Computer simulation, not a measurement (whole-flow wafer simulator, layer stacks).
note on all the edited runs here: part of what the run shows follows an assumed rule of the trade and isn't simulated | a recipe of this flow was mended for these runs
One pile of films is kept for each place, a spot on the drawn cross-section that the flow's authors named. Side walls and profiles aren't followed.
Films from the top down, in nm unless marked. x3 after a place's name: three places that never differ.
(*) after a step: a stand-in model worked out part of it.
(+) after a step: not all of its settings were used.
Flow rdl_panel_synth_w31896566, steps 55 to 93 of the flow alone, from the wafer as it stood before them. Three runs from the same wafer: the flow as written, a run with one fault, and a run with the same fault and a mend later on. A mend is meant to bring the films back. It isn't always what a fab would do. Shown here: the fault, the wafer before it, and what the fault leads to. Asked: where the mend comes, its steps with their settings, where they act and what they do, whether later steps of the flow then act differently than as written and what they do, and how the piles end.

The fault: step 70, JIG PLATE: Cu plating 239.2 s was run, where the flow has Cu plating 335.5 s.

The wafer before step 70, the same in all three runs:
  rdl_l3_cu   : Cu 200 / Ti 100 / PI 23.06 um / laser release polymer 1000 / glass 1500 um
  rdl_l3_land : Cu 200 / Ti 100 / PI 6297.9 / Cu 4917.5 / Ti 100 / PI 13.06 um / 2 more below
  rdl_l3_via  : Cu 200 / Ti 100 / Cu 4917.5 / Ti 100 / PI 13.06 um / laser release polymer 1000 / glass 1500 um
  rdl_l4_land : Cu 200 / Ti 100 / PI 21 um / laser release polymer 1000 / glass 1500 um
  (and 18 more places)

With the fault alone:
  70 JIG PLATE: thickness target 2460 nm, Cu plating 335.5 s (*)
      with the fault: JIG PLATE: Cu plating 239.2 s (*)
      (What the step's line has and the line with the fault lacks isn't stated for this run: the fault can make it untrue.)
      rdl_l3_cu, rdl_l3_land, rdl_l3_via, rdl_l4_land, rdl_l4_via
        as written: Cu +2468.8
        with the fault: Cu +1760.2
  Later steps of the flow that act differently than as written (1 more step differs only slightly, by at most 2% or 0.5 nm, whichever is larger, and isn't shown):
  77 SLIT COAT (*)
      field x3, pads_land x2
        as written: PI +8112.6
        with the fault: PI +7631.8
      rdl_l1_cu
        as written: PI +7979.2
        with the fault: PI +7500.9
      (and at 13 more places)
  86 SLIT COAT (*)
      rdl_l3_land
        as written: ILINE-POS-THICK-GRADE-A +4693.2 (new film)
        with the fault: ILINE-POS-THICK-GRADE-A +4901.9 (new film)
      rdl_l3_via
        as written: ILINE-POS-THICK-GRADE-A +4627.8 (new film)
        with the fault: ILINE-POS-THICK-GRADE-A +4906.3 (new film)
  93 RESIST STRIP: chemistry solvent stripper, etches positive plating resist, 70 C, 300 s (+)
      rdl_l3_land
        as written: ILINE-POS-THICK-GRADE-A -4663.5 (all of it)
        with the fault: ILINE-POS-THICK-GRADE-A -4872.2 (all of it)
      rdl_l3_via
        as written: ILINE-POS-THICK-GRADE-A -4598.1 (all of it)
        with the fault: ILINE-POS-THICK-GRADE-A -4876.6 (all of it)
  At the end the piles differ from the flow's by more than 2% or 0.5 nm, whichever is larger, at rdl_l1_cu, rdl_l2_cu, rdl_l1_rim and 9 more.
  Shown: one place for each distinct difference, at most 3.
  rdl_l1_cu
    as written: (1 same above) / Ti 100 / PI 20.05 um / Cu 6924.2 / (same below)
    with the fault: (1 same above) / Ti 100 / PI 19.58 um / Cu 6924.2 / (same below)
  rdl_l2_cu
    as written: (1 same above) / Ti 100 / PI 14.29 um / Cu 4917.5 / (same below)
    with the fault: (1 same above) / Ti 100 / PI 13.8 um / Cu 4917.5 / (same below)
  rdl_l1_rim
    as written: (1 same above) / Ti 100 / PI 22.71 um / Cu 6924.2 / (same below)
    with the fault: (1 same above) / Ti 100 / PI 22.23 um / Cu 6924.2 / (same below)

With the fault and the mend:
  The mend comes after step 70.
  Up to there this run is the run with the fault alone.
  70a JIG PLATE: Cu plating 96.29 s (*) (the flow's step 70 once more, with other settings)
      rdl_l3_cu, rdl_l3_land, rdl_l3_via, rdl_l4_land, rdl_l4_via
        Cu +708.6
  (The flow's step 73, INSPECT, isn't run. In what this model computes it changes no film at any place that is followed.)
  No later step of the flow acts differently than as written, at any place that is followed, by more than 2% or 0.5 nm, whichever is larger.
  At the end the piles differ from the flow's only slightly at the places that both follow, by at most 2% or 0.5 nm, whichever is larger.
